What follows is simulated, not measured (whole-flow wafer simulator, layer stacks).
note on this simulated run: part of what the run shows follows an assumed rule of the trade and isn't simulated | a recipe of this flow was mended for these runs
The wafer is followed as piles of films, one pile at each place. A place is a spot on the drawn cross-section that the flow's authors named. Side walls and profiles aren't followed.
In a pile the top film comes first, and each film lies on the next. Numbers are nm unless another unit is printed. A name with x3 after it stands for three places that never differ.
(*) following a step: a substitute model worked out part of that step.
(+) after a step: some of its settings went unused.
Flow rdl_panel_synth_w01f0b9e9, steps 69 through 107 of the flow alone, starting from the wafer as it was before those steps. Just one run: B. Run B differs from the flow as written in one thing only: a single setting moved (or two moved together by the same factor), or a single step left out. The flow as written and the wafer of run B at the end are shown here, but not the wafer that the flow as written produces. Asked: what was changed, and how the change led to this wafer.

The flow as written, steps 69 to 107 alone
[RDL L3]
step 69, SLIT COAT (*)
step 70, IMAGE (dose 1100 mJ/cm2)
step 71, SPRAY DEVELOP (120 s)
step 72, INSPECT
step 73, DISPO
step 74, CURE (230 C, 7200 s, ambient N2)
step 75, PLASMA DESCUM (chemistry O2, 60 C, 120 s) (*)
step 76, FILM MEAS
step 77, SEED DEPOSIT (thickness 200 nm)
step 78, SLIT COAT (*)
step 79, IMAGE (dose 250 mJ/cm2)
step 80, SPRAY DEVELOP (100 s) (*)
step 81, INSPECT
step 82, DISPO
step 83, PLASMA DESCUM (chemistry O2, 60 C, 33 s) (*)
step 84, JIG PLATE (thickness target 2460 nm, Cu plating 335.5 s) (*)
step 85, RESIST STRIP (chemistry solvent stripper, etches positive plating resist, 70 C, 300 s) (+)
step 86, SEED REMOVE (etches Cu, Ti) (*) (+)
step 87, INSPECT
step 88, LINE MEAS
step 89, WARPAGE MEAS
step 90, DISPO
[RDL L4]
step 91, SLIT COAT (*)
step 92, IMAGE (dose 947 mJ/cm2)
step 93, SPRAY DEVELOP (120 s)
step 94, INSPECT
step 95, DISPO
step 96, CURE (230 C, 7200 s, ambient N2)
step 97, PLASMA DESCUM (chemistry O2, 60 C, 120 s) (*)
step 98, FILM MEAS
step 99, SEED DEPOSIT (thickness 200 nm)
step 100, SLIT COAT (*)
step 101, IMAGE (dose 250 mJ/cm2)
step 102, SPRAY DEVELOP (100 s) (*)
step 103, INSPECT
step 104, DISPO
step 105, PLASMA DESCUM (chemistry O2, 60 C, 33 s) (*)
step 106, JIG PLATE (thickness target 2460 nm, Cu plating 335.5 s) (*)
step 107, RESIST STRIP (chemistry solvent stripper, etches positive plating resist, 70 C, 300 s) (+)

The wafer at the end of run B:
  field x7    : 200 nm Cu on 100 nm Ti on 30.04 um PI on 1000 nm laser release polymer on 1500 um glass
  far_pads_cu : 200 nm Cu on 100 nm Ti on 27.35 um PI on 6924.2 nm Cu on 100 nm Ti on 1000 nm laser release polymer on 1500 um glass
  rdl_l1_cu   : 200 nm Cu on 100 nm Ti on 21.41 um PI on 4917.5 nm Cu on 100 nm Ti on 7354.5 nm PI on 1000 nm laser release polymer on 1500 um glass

Cause: step 84, JIG PLATE: Cu plating 229.8 s was run, while the flow as written has Cu plating 335.5 s.

Step by step, how the change led to this:
  step 84, JIG PLATE (thickness target 2460 nm, Cu plating 335.5 s) (*)
      rdl_l3_cu, rdl_l3_land, rdl_l3_via, rdl_l4_land, rdl_l4_via: Cu gains 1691 (it would be, as written: Cu gains 2468.8)
  step 91, SLIT COAT (*)
      field x7, rdl_l5_land x2: PI gains 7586 (it would be, as written: PI gains 8112.6)
      far_pads_cu: PI gains 7308.4 (it would be, as written: PI gains 7829.7)
      (also at 15 further places)
  step 100, SLIT COAT (*)
      rdl_l3_land: ILINE-POS-THICK-GRADE-A gains 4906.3 (new film) (it would be, as written: ILINE-POS-THICK-GRADE-A gains 4693.2 (new film))
      rdl_l3_via: ILINE-POS-THICK-GRADE-A gains 4914.8 (new film) (it would be, as written: ILINE-POS-THICK-GRADE-A gains 4627.8 (new film))
      (also at 1 further place)
  step 102, SPRAY DEVELOP (100 s) (*)
      rdl_l4_land: ILINE-POS-THICK-GRADE-A loses 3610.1 (all of it) (it would be, as written: ILINE-POS-THICK-GRADE-A loses 3532.2 (all of it))
  step 107, RESIST STRIP (chemistry solvent stripper, etches positive plating resist, 70 C, 300 s) (+)
      rdl_l3_land: ILINE-POS-THICK-GRADE-A loses 4876.6 (all of it) (it would be, as written: ILINE-POS-THICK-GRADE-A loses 4663.5 (all of it))
      rdl_l3_via: ILINE-POS-THICK-GRADE-A loses 4885.1 (all of it) (it would be, as written: ILINE-POS-THICK-GRADE-A loses 4598.1 (all of it))
